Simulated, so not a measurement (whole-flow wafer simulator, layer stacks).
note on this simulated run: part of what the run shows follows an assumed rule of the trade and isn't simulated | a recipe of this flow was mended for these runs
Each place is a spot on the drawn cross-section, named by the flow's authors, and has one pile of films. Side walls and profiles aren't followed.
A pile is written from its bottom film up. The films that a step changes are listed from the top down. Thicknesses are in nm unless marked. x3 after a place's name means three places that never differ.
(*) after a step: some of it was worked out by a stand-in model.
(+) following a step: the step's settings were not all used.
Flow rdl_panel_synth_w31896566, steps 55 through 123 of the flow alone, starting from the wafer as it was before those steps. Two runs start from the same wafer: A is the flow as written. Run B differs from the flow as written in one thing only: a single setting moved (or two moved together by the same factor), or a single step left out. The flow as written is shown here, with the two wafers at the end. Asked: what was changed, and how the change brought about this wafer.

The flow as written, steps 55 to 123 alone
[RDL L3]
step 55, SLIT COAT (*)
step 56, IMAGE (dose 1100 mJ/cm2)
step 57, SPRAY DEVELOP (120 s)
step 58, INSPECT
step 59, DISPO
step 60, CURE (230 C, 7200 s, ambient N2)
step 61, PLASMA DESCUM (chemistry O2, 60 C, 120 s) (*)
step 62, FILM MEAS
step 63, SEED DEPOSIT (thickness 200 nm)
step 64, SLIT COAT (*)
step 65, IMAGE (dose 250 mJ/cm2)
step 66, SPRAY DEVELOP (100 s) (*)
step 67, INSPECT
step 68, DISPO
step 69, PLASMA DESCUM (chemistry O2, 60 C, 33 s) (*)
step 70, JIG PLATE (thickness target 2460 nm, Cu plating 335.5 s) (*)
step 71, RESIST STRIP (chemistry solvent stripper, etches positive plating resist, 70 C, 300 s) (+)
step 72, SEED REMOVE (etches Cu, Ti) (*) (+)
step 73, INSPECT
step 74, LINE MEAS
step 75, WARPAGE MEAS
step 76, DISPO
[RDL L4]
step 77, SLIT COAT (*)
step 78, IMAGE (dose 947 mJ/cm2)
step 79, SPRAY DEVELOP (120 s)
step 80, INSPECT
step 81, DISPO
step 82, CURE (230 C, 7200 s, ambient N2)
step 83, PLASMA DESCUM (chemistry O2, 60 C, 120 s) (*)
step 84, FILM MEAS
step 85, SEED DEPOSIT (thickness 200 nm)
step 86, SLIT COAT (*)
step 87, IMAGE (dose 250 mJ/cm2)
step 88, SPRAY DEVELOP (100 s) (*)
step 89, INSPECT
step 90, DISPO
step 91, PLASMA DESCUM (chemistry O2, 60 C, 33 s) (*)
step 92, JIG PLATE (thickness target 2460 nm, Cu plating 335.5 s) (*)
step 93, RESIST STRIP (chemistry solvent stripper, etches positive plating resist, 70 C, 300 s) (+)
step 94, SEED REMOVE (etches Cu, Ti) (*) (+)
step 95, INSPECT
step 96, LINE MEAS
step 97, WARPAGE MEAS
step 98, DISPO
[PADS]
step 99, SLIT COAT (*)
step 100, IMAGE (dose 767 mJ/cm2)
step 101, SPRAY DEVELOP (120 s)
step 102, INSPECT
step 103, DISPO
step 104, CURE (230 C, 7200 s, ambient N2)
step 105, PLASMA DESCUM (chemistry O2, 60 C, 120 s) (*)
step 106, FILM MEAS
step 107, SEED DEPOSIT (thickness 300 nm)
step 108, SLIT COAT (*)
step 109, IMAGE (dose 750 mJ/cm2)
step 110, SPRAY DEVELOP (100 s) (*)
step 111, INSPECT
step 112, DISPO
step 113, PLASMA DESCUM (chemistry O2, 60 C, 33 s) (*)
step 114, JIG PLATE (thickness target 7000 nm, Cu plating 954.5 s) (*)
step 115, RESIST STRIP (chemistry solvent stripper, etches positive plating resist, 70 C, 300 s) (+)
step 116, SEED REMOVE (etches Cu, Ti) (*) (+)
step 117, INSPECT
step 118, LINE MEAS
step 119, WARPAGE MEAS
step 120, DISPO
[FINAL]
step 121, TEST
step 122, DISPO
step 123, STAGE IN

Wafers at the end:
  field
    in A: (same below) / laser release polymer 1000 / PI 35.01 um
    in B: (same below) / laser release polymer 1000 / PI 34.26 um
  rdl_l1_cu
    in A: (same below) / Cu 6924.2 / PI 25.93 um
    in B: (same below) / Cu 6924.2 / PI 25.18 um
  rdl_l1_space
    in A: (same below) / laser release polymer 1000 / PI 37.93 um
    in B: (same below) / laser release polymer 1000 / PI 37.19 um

The reason: step 70, JIG PLATE: Cu plating 184.5 s was run, while the flow as written has Cu plating 335.5 s.

Step by step, how the change led to this:
  step 70, JIG PLATE (thickness target 2460 nm, Cu plating 335.5 s) (*)
      rdl_l3_cu, rdl_l3_land, rdl_l3_via, rdl_l4_land, rdl_l4_via: A Cu gains 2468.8 | B Cu gains 1357.7
  step 77, SLIT COAT (*)
      field, pads_cu, pads_space, pads_land, pads_via: A PI gains 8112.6 | B PI gains 7367.5
      rdl_l1_cu: A PI gains 7979.2 | B PI gains 7238
      (and at 13 other places as well)
  step 86, SLIT COAT (*)
      rdl_l3_land: A ILINE-POS-THICK-GRADE-A gains 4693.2 (new film) | B ILINE-POS-THICK-GRADE-A gains 5015.2 (new film)
      rdl_l3_via: A ILINE-POS-THICK-GRADE-A gains 4627.8 (new film) | B ILINE-POS-THICK-GRADE-A gains 5070.9 (new film)
      (and at 1 other place as well)
  step 88, SPRAY DEVELOP (100 s) (*)
      rdl_l4_land: A ILINE-POS-THICK-GRADE-A loses 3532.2 (all of it) | B ILINE-POS-THICK-GRADE-A loses 3647.8 (all of it)
  step 93, RESIST STRIP (chemistry solvent stripper, etches positive plating resist, 70 C, 300 s) (+)
      rdl_l3_land: A ILINE-POS-THICK-GRADE-A loses 4663.5 (all of it) | B ILINE-POS-THICK-GRADE-A loses 4985.5 (all of it)
      rdl_l3_via: A ILINE-POS-THICK-GRADE-A loses 4598.1 (all of it) | B ILINE-POS-THICK-GRADE-A loses 5041.2 (all of it)
  step 99, SLIT COAT (*)
      rdl_l3_land: A PI gains 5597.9 | B PI gains 5906.6
      rdl_l3_via: A PI gains 5534.5 | B PI gains 5962.6
      (and at 1 other place as well)
  step 108, SLIT COAT (*)
      rdl_l1_space: A ILINE-POS-THICK-GRADE-A gains 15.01 um (new film) | B ILINE-POS-THICK-GRADE-A gains 15.02 um (new film)
      rdl_l3_cu: A ILINE-POS-THICK-GRADE-A gains 15.04 um (new film) | B ILINE-POS-THICK-GRADE-A gains 15 um (new film)
      (and at 8 other places as well)
  step 115, RESIST STRIP (chemistry solvent stripper, etches positive plating resist, 70 C, 300 s) (+)
      rdl_l1_space: A ILINE-POS-THICK-GRADE-A loses 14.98 um (all of it) | B ILINE-POS-THICK-GRADE-A loses 14.99 um (all of it)
      rdl_l3_cu: A ILINE-POS-THICK-GRADE-A loses 15.01 um (all of it) | B ILINE-POS-THICK-GRADE-A loses 14.97 um (all of it)
      (and at 8 other places as well)
